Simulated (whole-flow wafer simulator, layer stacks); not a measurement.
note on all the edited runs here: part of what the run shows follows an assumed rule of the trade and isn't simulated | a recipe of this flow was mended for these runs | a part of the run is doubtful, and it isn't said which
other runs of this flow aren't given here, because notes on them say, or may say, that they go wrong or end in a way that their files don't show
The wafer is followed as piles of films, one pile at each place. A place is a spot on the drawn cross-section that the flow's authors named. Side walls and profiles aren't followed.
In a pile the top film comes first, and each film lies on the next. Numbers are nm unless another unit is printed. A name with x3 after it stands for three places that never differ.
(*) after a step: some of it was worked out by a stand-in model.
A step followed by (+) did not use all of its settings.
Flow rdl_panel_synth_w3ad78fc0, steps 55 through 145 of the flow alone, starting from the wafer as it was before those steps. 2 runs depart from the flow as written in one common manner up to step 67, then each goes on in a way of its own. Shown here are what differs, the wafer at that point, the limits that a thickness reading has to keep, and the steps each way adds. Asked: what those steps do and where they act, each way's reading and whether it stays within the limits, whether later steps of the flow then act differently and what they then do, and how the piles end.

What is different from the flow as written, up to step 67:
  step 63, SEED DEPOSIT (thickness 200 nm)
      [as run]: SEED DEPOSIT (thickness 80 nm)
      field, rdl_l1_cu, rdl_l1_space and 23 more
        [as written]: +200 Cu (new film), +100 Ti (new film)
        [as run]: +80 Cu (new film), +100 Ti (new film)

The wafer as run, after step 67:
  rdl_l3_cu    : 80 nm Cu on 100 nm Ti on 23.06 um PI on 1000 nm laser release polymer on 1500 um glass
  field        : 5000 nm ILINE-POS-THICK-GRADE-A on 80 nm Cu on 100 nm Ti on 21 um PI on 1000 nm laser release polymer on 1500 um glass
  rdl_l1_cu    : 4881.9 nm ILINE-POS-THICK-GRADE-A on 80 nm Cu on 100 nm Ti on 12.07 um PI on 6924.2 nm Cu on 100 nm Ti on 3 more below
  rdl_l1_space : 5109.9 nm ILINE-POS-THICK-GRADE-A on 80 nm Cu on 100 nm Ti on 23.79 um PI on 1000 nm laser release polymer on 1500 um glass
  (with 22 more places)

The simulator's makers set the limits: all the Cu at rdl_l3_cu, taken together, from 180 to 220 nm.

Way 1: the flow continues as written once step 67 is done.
  Reading after step 67: 80 nm, not within the limits.
  Later steps of the flow acting differently than as written (6 other steps are not shown; they differ only slightly, by no more than 2% or 0.5 nm, whichever is larger):
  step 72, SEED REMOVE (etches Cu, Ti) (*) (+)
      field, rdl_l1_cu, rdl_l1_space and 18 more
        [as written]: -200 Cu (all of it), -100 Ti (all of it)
        [this way]: -80 Cu (all of it), -100 Ti (all of it)
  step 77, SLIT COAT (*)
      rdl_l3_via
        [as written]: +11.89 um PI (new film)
        [this way]: +11.88 um PI (new film)
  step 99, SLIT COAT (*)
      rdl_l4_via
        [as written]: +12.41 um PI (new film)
        [this way]: +12.42 um PI (new film)
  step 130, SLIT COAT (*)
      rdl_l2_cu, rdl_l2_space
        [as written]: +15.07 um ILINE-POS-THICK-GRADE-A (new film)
        [this way]: +15.08 um ILINE-POS-THICK-GRADE-A (new film)
  The piles end different from the flow's at rdl_l3_cu, rdl_l3_land, rdl_l3_via, rdl_l4_land, rdl_l4_via by more than 2% or 0.5 nm, whichever is larger.
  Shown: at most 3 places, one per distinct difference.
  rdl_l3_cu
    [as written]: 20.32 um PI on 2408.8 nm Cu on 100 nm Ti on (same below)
    [this way]: 20.33 um PI on 2288.8 nm Cu on 100 nm Ti on (same below)
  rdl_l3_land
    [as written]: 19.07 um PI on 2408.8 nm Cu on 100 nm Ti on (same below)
    [this way]: 19.08 um PI on 2288.8 nm Cu on 100 nm Ti on (same below)
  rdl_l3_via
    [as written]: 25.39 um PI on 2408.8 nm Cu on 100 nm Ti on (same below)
    [this way]: 25.39 um PI on 2288.8 nm Cu on 100 nm Ti on (same below)

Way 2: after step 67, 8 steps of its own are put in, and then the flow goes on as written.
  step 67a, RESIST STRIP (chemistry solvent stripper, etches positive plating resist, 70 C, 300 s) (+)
      field, rdl_l4_cu, rdl_l4_space and 8 more
        -5000 ILINE-POS-THICK-GRADE-A (all of it)
      rdl_l1_cu
        -4881.9 ILINE-POS-THICK-GRADE-A (all of it)
      rdl_l1_space
        -5109.9 ILINE-POS-THICK-GRADE-A (all of it)
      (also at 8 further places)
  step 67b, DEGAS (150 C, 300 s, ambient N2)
      does not change any film at any place that is followed
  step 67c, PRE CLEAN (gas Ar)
      does not change any film at any place that is followed
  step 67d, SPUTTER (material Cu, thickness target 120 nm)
      field, rdl_l1_cu, rdl_l1_space and 23 more
        +120 Cu
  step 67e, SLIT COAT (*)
      field, rdl_l4_cu, rdl_l4_space and 10 more
        +5000 ILINE-POS-THICK-GRADE-A (new film)
      rdl_l3_cu, rdl_l3_space
        +4624.3 ILINE-POS-THICK-GRADE-A (new film)
      rdl_l1_cu
        +4881.9 ILINE-POS-THICK-GRADE-A (new film)
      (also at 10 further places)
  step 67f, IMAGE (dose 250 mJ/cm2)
      does not change any film at any place that is followed
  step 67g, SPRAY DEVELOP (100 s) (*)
      rdl_l4_land, rdl_l4_via
        -5000 ILINE-POS-THICK-GRADE-A (all of it)
      rdl_l3_cu
        -4624.3 ILINE-POS-THICK-GRADE-A (all of it)
      rdl_l3_land
        -2880.1 ILINE-POS-THICK-GRADE-A (all of it)
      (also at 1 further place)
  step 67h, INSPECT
      does not change any film at any place that is followed
  Reading after step 67h: 200 nm, inside the limits.
  Later steps of the flow that are run all act as written at every place that is followed.
  The piles end the same as the flow's at every place that both follow.

Inside the limits: way 2. Outside the limits: way 1.
